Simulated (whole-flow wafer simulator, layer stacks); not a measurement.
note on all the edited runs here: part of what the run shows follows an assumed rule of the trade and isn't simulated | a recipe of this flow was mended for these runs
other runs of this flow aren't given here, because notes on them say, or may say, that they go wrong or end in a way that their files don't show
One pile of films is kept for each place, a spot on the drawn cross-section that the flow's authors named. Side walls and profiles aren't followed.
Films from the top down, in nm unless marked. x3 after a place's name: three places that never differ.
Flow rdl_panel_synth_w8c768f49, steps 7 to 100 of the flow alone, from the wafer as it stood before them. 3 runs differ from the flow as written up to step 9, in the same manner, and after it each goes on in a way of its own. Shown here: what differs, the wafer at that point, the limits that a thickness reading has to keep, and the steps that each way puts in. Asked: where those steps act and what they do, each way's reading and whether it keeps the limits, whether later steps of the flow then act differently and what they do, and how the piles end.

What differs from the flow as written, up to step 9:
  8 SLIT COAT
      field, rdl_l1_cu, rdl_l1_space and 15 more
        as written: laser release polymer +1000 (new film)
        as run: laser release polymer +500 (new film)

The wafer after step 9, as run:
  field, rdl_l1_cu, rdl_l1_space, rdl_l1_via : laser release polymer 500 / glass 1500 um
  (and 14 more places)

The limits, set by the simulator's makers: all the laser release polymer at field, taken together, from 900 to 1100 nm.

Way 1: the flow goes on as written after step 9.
  The reading after step 9: 500 nm, outside the limits.
  No later step of the flow acts differently than as written at any place that is followed.
  At the end the piles differ from the flow's by more than 2% or 0.5 nm, whichever is larger, at field, rdl_l1_cu, rdl_l1_space and 15 more.
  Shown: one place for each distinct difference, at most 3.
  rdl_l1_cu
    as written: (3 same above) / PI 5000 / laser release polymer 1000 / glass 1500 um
    this way: (3 same above) / PI 5000 / laser release polymer 500 / glass 1500 um
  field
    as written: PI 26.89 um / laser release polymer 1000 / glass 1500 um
    this way: PI 26.89 um / laser release polymer 500 / glass 1500 um
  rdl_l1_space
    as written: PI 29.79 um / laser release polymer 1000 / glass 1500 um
    this way: PI 29.79 um / laser release polymer 500 / glass 1500 um

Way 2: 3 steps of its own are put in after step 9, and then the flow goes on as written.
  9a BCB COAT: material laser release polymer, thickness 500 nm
      field, rdl_l1_cu, rdl_l1_space and 15 more
        laser release polymer +500
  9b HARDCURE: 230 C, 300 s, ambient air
      changes no film at any place that is followed
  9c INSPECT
      changes no film at any place that is followed
  The reading after step 9c: 1000 nm, within the limits.
  No later step of the flow acts differently than as written at any place that is followed.
  At the end the piles are the same as the flow's at every place that both follow.

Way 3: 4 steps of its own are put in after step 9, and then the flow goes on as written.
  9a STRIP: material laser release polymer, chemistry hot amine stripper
      field, rdl_l1_cu, rdl_l1_space and 15 more
        laser release polymer -500 (all of it)
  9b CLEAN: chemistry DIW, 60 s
      changes no film at any place that is followed
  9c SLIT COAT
      field, rdl_l1_cu, rdl_l1_space and 15 more
        laser release polymer +1000 (new film)
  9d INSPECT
      changes no film at any place that is followed
  The reading after step 9d: 1000 nm, within the limits.
  No later step of the flow acts differently than as written at any place that is followed.
  At the end the piles are the same as the flow's at every place that both follow.

Within the limits: way 2, way 3. Outside them: way 1.
